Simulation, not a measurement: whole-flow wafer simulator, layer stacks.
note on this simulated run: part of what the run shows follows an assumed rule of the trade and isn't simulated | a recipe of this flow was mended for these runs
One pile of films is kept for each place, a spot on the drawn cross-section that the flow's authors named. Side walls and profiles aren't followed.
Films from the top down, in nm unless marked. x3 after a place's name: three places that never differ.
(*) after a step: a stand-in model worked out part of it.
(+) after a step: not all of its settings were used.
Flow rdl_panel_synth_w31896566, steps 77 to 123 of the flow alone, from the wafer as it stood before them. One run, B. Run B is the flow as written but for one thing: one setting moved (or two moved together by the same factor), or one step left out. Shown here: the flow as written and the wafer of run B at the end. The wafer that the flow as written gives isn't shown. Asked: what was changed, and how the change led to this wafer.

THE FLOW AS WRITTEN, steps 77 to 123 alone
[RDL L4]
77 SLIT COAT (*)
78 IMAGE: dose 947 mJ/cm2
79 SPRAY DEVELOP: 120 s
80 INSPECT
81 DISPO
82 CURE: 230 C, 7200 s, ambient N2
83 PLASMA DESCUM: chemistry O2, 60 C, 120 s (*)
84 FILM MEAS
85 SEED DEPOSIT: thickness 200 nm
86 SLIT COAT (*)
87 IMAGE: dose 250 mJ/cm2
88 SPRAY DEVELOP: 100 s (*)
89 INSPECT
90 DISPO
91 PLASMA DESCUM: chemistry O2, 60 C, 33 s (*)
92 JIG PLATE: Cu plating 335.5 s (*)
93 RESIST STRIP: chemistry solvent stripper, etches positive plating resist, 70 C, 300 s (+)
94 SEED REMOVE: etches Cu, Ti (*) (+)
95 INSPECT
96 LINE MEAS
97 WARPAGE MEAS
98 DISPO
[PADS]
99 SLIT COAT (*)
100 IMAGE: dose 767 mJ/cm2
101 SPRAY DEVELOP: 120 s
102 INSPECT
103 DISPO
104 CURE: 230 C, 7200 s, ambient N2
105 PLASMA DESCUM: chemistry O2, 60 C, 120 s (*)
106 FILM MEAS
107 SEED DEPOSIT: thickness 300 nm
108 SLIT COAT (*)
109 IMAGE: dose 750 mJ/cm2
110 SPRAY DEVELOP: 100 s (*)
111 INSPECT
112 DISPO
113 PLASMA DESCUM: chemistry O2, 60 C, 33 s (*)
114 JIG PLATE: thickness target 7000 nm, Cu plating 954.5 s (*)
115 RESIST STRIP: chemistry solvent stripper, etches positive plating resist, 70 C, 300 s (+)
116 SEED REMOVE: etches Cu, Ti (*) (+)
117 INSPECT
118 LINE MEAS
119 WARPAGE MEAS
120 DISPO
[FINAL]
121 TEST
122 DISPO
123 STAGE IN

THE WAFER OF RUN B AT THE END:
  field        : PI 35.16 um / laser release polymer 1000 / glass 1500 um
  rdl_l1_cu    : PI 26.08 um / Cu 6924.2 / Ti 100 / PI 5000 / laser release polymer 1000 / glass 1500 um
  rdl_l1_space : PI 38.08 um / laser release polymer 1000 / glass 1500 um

The cause: step 92, JIG PLATE: Cu plating 389.2 s was run, where the flow has Cu plating 335.5 s.

How the change led to this, step by step:
  92 JIG PLATE: Cu plating 335.5 s (*)
      rdl_l4_cu, rdl_l4_land, rdl_l4_via, pads_land, pads_via: Cu +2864 (as written it would be: Cu +2468.8)
  99 SLIT COAT (*)
      field: PI +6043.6 (as written it would be: PI +5893.8)
      rdl_l1_cu: PI +6024.3 (as written it would be: PI +5874.7)
      (and at 17 more places)
  108 SLIT COAT (*)
      rdl_l3_via: ILINE-POS-THICK-GRADE-A +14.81 um (new film) (as written it would be: ILINE-POS-THICK-GRADE-A +14.8 um (new film))
      rdl_l4_cu: ILINE-POS-THICK-GRADE-A +15.21 um (new film) (as written it would be: ILINE-POS-THICK-GRADE-A +15.12 um (new film))
      (and at 7 more places)
  110 SPRAY DEVELOP: 100 s (*)
      pads_cu: ILINE-POS-THICK-GRADE-A -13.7 um (all of it) (as written it would be: ILINE-POS-THICK-GRADE-A -13.68 um (all of it))
      pads_land: ILINE-POS-THICK-GRADE-A -13.08 um (all of it) (as written it would be: ILINE-POS-THICK-GRADE-A -13.11 um (all of it))
      (and at 1 more place)
  114 JIG PLATE: thickness target 7000 nm, Cu plating 954.5 s (*)
      pads_via: Au/Ni/Cu +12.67 um (new film) (as written it would be: Au/Ni/Cu +12.72 um (new film))
  115 RESIST STRIP: chemistry solvent stripper, etches positive plating resist, 70 C, 300 s (+)
      rdl_l3_via: ILINE-POS-THICK-GRADE-A -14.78 um (all of it) (as written it would be: ILINE-POS-THICK-GRADE-A -14.77 um (all of it))
      rdl_l4_cu: ILINE-POS-THICK-GRADE-A -15.18 um (all of it) (as written it would be: ILINE-POS-THICK-GRADE-A -15.09 um (all of it))
      (and at 4 more places)
